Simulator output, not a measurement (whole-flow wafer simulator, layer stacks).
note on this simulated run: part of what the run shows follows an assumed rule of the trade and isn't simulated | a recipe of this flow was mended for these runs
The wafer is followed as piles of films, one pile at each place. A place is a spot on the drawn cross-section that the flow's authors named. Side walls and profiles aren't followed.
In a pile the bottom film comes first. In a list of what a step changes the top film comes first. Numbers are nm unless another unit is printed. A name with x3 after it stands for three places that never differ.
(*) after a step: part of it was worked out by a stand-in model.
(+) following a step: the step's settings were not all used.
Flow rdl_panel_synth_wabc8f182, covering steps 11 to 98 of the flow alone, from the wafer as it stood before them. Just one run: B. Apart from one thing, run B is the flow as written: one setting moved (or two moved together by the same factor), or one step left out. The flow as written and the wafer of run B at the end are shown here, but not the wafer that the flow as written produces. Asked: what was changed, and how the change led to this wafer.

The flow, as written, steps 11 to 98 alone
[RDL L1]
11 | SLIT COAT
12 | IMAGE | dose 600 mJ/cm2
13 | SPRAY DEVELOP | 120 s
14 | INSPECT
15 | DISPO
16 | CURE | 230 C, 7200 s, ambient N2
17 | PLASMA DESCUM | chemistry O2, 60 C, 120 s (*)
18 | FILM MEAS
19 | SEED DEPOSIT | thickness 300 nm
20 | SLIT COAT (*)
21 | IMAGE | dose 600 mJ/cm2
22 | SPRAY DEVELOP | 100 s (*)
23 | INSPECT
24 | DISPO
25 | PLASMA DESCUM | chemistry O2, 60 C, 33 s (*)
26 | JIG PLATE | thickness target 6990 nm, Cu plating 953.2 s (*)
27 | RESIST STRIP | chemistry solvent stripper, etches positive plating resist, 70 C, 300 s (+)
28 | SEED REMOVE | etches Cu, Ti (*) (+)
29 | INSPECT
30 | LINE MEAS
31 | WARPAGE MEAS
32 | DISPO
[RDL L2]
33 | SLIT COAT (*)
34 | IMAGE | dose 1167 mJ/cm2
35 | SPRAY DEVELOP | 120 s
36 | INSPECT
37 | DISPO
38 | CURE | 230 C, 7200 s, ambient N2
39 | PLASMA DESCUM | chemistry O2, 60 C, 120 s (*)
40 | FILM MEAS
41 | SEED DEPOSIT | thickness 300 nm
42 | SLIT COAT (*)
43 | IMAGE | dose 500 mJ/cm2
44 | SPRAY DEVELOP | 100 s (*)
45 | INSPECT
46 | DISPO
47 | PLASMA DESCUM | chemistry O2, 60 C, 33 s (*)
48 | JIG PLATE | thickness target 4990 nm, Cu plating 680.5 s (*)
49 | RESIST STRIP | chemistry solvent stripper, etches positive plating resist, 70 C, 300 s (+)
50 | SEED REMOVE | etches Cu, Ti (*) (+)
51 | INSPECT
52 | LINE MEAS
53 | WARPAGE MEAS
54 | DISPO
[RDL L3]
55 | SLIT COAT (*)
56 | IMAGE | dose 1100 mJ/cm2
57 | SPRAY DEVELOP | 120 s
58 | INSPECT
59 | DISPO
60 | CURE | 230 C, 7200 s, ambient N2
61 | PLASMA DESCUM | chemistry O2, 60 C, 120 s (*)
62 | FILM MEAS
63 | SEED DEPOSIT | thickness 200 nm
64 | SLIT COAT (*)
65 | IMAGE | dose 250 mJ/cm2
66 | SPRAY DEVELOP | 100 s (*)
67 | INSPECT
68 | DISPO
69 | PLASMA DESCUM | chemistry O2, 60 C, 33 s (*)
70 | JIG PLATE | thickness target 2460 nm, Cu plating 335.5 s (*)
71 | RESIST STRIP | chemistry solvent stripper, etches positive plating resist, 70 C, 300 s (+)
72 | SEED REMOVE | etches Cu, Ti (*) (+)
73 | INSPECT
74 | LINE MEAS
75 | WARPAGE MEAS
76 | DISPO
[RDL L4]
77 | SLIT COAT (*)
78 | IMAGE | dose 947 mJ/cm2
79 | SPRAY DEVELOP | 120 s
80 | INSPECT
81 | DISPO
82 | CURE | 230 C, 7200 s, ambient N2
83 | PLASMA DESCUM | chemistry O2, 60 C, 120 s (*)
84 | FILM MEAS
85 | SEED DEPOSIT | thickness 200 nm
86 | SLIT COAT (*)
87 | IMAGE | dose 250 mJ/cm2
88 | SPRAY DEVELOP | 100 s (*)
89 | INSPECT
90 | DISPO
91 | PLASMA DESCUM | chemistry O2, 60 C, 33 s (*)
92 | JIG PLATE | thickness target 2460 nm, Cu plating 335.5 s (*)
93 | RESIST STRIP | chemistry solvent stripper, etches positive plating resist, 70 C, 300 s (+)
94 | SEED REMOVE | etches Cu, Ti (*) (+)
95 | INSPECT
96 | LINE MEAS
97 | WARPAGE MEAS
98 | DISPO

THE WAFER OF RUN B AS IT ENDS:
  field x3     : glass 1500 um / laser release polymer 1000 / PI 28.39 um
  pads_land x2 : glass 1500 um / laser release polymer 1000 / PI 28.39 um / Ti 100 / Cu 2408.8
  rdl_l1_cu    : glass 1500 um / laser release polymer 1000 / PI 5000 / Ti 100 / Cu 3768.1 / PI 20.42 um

Cause: step 26, JIG PLATE: Cu plating 524.3 s was run, though the flow has Cu plating 953.2 s.

Step by step, how the change led to this:
  26 | JIG PLATE | thickness target 6990 nm, Cu plating 953.2 s (*)
      rdl_l1_cu, rdl_l1_via, rdl_l1_rim, rdl_l2_land, rdl_l2_via: +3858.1 Cu (as written it would have been: +7014.2 Cu)
  33 | SLIT COAT (*)
      rdl_l1_space: +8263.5 PI (as written it would have been: +10.38 um PI)
      field x3, rdl_l3_cu, rdl_l3_space and 9 more: +7342.1 PI (as written it would have been: +8062.5 PI)
      (and at 6 other places as well)
  42 | SLIT COAT (*)
      rdl_l2_cu, rdl_l2_space: +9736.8 ILINE-POS-THICK-GRADE-A (new film) (as written it would have been: +10.13 um ILINE-POS-THICK-GRADE-A (new film))
      rdl_l1_space: +10.08 um ILINE-POS-THICK-GRADE-A (new film) (as written it would have been: +10.52 um ILINE-POS-THICK-GRADE-A (new film))
      (and at 4 other places as well)
  44 | SPRAY DEVELOP | 100 s (*)
      rdl_l2_cu: -9736.8 ILINE-POS-THICK-GRADE-A (all of it) (as written it would have been: -10.13 um ILINE-POS-THICK-GRADE-A (all of it))
      rdl_l2_land: -7584.2 ILINE-POS-THICK-GRADE-A (all of it) (as written it would have been: -7139.5 ILINE-POS-THICK-GRADE-A (all of it))
      (and at 1 other place as well)
  49 | RESIST STRIP | chemistry solvent stripper, etches positive plating resist, 70 C, 300 s (+)
      rdl_l2_space: -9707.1 ILINE-POS-THICK-GRADE-A (all of it) (as written it would have been: -10.1 um ILINE-POS-THICK-GRADE-A (all of it))
      rdl_l1_space: -10.05 um ILINE-POS-THICK-GRADE-A (all of it) (as written it would have been: -10.49 um ILINE-POS-THICK-GRADE-A (all of it))
      (and at 2 other places as well)
  55 | SLIT COAT (*)
      rdl_l1_space: +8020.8 PI (as written it would have been: +8409.5 PI)
      rdl_l1_via: +8361 PI (as written it would have been: +8010.4 PI)
      (and at 5 other places as well)
  64 | SLIT COAT (*)
      rdl_l1_space: +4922 ILINE-POS-THICK-GRADE-A (new film) (as written it would have been: +5109.9 ILINE-POS-THICK-GRADE-A (new film))
      rdl_l1_via: +5179.9 ILINE-POS-THICK-GRADE-A (new film) (as written it would have been: +4989.6 ILINE-POS-THICK-GRADE-A (new film))
      (and at 4 other places as well)
  71 | RESIST STRIP | chemistry solvent stripper, etches positive plating resist, 70 C, 300 s (+)
      rdl_l1_space: -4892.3 ILINE-POS-THICK-GRADE-A (all of it) (as written it would have been: -5080.2 ILINE-POS-THICK-GRADE-A (all of it))
      rdl_l1_via: -5150.2 ILINE-POS-THICK-GRADE-A (all of it) (as written it would have been: -4959.9 ILINE-POS-THICK-GRADE-A (all of it))
      (and at 4 other places as well)
  77 | SLIT COAT (*)
      rdl_l1_space: +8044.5 PI (as written it would have been: +8225.4 PI)
      rdl_l1_via: +8285.5 PI (as written it would have been: +8105.1 PI)
      (and at 3 other places as well)
  86 | SLIT COAT (*)
      rdl_l2_via: +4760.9 ILINE-POS-THICK-GRADE-A (new film) (as written it would have been: +4655.1 ILINE-POS-THICK-GRADE-A (new film))
  93 | RESIST STRIP | chemistry solvent stripper, etches positive plating resist, 70 C, 300 s (+)
      rdl_l2_via: -4731.2 ILINE-POS-THICK-GRADE-A (all of it) (as written it would have been: -4625.4 ILINE-POS-THICK-GRADE-A (all of it))
